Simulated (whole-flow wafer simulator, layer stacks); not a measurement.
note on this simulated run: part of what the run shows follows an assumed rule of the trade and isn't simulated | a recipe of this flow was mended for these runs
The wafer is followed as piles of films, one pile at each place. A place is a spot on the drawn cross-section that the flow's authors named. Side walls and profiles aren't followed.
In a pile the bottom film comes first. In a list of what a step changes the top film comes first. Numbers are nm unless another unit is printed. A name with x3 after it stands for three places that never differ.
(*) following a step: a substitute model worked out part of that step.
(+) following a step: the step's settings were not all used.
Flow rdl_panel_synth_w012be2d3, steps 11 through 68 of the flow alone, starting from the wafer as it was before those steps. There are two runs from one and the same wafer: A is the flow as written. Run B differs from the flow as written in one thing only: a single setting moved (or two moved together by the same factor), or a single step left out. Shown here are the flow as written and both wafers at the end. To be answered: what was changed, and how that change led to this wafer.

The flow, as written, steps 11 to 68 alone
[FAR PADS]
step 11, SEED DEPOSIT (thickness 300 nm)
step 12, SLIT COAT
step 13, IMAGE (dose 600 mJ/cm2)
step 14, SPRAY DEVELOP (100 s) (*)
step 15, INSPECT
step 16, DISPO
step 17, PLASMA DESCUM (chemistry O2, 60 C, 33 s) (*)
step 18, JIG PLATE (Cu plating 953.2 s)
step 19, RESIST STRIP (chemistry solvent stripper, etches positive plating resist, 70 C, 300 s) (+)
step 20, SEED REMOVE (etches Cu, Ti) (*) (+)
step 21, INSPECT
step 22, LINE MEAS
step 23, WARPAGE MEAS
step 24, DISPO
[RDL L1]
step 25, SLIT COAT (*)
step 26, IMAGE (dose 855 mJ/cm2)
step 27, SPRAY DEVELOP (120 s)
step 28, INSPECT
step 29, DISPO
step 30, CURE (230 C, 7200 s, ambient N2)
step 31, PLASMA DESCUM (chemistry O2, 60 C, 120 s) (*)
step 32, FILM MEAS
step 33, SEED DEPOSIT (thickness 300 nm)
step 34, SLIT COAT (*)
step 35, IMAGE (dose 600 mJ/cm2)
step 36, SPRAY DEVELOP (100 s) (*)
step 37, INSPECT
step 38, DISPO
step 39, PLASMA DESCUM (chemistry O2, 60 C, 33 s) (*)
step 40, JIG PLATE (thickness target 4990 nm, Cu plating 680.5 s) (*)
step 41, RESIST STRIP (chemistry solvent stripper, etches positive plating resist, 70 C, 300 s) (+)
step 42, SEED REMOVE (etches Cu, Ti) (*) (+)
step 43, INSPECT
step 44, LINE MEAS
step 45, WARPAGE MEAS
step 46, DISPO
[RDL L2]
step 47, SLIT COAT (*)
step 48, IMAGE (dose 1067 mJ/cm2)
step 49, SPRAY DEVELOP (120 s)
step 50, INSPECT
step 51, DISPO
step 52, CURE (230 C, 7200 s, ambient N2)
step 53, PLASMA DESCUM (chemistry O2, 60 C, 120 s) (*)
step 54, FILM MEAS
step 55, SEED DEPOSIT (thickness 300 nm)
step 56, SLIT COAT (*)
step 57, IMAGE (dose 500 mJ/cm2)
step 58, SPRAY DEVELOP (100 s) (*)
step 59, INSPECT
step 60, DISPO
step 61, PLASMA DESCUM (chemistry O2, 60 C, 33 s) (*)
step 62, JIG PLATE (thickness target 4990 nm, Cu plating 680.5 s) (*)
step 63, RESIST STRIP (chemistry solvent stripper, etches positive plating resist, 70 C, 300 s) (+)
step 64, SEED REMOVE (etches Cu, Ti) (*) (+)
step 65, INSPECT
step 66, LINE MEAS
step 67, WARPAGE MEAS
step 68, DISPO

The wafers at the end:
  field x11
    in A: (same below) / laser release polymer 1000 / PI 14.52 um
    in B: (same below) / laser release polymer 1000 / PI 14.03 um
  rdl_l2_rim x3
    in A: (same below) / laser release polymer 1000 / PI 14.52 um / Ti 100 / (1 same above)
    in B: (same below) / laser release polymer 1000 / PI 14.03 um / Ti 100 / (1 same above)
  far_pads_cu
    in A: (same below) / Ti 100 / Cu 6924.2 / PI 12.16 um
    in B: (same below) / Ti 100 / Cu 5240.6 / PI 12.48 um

Cause: step 18, JIG PLATE: Cu plating 724.4 s was run, while the flow as written has Cu plating 953.2 s.

The path from the change to this, step by step:
  step 18, JIG PLATE (Cu plating 953.2 s)
      far_pads_cu, rdl_l1_land, rdl_l1_via: A Cu gains 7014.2 | B Cu gains 5330.6
  step 25, SLIT COAT (*)
      field x11, rdl_l2_cu, rdl_l2_space, rdl_l1_rim, rdl_l2_land, rdl_l2_via, rdl_l2_rim x3: A PI gains 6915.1 (new film) | B PI gains 6427.7 (new film)
      far_pads_cu: A PI gains 4450.5 (new film) | B PI gains 4592.1 (new film)
      (as well as at 2 more places)
  step 34, SLIT COAT (*)
      far_pads_cu: A ILINE-POS-THICK-GRADE-A gains 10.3 um (new film) | B ILINE-POS-THICK-GRADE-A gains 10.58 um (new film)
      rdl_l1_cu: A ILINE-POS-THICK-GRADE-A gains 12.38 um (new film) | B ILINE-POS-THICK-GRADE-A gains 12.25 um (new film)
      (as well as at 3 more places)
  step 36, SPRAY DEVELOP (100 s) (*)
      rdl_l1_cu: A ILINE-POS-THICK-GRADE-A loses 12.38 um (all of it) | B ILINE-POS-THICK-GRADE-A loses 12.25 um (all of it)
      rdl_l1_land: A ILINE-POS-THICK-GRADE-A loses 9677 (all of it) | B ILINE-POS-THICK-GRADE-A loses 9971.6 (all of it)
      (as well as at 1 more place)
  step 41, RESIST STRIP (chemistry solvent stripper, etches positive plating resist, 70 C, 300 s) (+)
      far_pads_cu: A ILINE-POS-THICK-GRADE-A loses 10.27 um (all of it) | B ILINE-POS-THICK-GRADE-A loses 10.55 um (all of it)
      rdl_l1_space: A ILINE-POS-THICK-GRADE-A loses 12.36 um (all of it) | B ILINE-POS-THICK-GRADE-A loses 12.23 um (all of it)
  step 47, SLIT COAT (*)
      far_pads_cu: A PI gains 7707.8 | B PI gains 7886
      rdl_l1_cu: A PI gains 5962.6 (new film) | B PI gains 5721.6 (new film)
      (as well as at 3 more places)
  step 56, SLIT COAT (*)
      far_pads_cu: A ILINE-POS-THICK-GRADE-A gains 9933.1 (new film) | B ILINE-POS-THICK-GRADE-A gains 10.01 um (new film)
      rdl_l1_cu: A ILINE-POS-THICK-GRADE-A gains 10.04 um (new film) | B ILINE-POS-THICK-GRADE-A gains 9823.3 (new film)
      (as well as at 1 more place)
  step 63, RESIST STRIP (chemistry solvent stripper, etches positive plating resist, 70 C, 300 s) (+)
      rdl_l1_cu: A ILINE-POS-THICK-GRADE-A loses 10.01 um (all of it) | B ILINE-POS-THICK-GRADE-A loses 9793.6 (all of it)
      rdl_l1_space: A ILINE-POS-THICK-GRADE-A loses 10.99 um (all of it) | B ILINE-POS-THICK-GRADE-A loses 10.87 um (all of it)
